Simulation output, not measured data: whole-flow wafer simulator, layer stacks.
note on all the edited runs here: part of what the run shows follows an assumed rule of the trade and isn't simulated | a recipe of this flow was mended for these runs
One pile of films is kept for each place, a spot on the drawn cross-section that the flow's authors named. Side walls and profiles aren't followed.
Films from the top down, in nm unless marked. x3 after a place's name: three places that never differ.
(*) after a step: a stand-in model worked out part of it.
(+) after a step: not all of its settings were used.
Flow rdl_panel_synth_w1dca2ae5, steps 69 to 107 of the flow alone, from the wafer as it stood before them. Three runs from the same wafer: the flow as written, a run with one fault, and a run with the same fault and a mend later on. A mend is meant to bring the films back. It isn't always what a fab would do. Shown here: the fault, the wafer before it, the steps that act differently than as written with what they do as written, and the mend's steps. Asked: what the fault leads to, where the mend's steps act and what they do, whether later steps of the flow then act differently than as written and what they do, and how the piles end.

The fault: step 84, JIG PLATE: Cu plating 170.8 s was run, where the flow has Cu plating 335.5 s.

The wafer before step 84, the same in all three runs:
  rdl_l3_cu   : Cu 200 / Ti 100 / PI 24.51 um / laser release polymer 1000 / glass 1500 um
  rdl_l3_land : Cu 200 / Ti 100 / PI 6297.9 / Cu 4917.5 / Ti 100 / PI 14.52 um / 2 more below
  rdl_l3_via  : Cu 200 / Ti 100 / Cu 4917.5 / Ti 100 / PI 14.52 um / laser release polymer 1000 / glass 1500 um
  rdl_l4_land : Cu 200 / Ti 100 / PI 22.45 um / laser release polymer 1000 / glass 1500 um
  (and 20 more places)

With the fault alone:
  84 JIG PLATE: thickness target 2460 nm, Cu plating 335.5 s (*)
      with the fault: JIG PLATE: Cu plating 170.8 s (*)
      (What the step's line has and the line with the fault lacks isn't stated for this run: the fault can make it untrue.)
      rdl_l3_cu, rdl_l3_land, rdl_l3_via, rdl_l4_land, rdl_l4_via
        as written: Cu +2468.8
        with the fault: Cu +1256.9
  Later steps of the flow that act differently than as written:
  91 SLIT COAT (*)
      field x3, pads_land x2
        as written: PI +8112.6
        with the fault: PI +7302.3
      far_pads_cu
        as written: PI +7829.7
        with the fault: PI +7027.8
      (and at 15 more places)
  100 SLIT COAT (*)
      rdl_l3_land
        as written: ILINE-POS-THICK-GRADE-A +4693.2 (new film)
        with the fault: ILINE-POS-THICK-GRADE-A +5037.8 (new film)
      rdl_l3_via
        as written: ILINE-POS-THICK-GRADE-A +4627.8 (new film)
        with the fault: ILINE-POS-THICK-GRADE-A +5115.4 (new film)
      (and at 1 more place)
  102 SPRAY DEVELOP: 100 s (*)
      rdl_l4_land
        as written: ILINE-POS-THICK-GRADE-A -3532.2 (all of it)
        with the fault: ILINE-POS-THICK-GRADE-A -3659.7 (all of it)
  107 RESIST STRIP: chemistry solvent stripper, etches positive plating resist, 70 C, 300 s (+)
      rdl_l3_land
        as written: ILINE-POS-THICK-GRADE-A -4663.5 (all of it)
        with the fault: ILINE-POS-THICK-GRADE-A -5008.1 (all of it)
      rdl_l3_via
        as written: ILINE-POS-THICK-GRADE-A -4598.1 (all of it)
        with the fault: ILINE-POS-THICK-GRADE-A -5085.7 (all of it)
  At the end the piles differ from the flow's by more than 2% or 0.5 nm, whichever is larger, at field x3, far_pads_cu, rdl_l1_cu and 19 more.
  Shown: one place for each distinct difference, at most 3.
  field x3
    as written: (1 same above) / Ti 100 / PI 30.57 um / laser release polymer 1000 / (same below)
    with the fault: (1 same above) / Ti 100 / PI 29.75 um / laser release polymer 1000 / (same below)
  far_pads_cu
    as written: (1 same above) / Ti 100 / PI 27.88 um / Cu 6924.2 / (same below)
    with the fault: (1 same above) / Ti 100 / PI 27.07 um / Cu 6924.2 / (same below)
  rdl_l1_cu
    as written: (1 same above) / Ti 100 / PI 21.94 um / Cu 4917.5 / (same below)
    with the fault: (1 same above) / Ti 100 / PI 21.13 um / Cu 4917.5 / (same below)

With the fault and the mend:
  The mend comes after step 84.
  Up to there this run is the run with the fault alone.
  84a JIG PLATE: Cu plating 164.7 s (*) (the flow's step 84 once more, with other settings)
      rdl_l3_cu, rdl_l3_land, rdl_l3_via, rdl_l4_land, rdl_l4_via
        Cu +1212
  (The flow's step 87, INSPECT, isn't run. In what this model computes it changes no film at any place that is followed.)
  No later step of the flow acts differently than as written at any place that is followed.
  At the end the piles are the same as the flow's at every place that both follow.
